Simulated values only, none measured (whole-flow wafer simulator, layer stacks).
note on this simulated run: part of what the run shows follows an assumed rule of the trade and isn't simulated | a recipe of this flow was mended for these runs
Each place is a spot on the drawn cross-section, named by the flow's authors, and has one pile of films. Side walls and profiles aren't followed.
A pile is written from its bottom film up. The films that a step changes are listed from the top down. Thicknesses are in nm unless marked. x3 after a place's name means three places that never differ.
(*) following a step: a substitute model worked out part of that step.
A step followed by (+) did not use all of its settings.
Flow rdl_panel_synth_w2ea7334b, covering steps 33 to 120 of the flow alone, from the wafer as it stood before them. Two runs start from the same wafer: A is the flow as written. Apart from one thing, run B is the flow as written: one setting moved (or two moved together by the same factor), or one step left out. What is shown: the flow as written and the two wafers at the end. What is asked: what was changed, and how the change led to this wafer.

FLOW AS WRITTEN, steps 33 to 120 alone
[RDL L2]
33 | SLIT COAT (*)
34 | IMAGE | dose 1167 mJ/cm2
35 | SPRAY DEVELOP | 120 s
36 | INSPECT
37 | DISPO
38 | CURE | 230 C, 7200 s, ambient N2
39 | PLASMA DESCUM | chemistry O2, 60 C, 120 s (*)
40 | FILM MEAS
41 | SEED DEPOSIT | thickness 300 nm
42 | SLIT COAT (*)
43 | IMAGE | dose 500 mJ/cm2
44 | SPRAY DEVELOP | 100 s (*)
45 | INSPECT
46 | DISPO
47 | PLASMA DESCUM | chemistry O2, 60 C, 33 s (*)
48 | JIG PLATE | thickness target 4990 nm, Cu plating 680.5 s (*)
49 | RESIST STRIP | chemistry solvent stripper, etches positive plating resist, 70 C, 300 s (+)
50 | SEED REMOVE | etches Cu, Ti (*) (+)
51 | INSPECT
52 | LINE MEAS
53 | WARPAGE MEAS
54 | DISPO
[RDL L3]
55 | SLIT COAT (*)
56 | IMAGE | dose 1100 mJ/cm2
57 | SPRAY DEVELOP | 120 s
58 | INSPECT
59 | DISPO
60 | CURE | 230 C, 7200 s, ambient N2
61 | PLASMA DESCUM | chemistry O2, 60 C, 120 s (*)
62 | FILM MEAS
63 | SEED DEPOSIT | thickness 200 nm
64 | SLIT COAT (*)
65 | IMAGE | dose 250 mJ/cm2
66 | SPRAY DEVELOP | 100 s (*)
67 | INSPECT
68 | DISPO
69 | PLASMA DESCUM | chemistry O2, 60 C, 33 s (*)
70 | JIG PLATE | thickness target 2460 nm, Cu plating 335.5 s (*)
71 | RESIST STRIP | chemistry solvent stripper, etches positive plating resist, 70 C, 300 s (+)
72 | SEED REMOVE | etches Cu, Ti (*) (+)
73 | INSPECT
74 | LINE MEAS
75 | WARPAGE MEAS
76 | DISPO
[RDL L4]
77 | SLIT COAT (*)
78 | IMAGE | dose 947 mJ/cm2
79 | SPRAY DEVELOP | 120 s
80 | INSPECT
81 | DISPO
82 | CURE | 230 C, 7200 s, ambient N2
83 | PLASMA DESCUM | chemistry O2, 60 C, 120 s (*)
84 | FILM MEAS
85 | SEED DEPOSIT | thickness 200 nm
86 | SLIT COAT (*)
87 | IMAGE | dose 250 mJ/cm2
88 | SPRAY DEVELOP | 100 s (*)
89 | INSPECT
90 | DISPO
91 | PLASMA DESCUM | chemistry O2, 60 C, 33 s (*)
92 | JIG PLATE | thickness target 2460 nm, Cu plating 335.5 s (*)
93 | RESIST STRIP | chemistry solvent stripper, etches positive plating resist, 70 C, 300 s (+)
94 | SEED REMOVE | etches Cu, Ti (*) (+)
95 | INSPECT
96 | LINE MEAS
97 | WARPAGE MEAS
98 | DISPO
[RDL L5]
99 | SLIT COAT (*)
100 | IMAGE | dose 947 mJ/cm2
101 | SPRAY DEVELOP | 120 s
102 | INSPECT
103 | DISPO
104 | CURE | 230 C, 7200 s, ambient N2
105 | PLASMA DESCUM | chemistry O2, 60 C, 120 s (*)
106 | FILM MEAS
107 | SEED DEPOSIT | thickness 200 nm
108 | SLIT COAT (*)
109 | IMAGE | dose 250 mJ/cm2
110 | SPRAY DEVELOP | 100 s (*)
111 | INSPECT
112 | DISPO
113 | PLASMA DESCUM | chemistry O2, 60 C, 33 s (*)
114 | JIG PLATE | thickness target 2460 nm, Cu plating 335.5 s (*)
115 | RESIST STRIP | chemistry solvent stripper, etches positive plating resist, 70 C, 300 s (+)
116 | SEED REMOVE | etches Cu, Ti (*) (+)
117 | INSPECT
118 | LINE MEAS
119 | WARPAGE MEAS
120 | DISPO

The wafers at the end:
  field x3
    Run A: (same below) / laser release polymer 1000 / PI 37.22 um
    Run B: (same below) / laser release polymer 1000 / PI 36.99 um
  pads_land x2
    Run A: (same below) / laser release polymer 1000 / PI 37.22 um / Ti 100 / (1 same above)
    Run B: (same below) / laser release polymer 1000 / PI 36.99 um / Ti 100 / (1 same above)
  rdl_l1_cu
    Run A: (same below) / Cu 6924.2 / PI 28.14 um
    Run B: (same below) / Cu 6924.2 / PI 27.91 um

The reason: step 48, JIG PLATE: Cu plating 578.4 s was run, while the flow as written has Cu plating 680.5 s.

Step by step, how the change led to this:
  48 | JIG PLATE | thickness target 4990 nm, Cu plating 680.5 s (*)
      rdl_l2_cu, rdl_l2_land, rdl_l2_via, rdl_l2_rim, rdl_l3_land, rdl_l3_via: A +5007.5 Cu | B +4256.2 Cu
  55 | SLIT COAT (*)
      rdl_l2_space: A +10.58 um PI | B +9962.7 PI
      field x3, rdl_l4_cu, rdl_l4_space and 8 more: A +7936.4 PI | B +7700.8 PI
      (as well as at 8 more places)
  64 | SLIT COAT (*)
      rdl_l1_rim: A +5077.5 ILINE-POS-THICK-GRADE-A (new film) | B +4962.1 ILINE-POS-THICK-GRADE-A (new film)
      rdl_l2_via: A +4385.9 ILINE-POS-THICK-GRADE-A (new film) | B +4604.4 ILINE-POS-THICK-GRADE-A (new film)
  71 | RESIST STRIP | chemistry solvent stripper, etches positive plating resist, 70 C, 300 s (+)
      rdl_l1_rim: A -5047.8 ILINE-POS-THICK-GRADE-A (all of it) | B -4932.4 ILINE-POS-THICK-GRADE-A (all of it)
      rdl_l2_via: A -4356.2 ILINE-POS-THICK-GRADE-A (all of it) | B -4574.7 ILINE-POS-THICK-GRADE-A (all of it)
  77 | SLIT COAT (*)
      rdl_l2_via: A +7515 PI | B +7740.4 PI
      rdl_l3_via: A +11.89 um PI (new film) | B +12 um PI (new film)
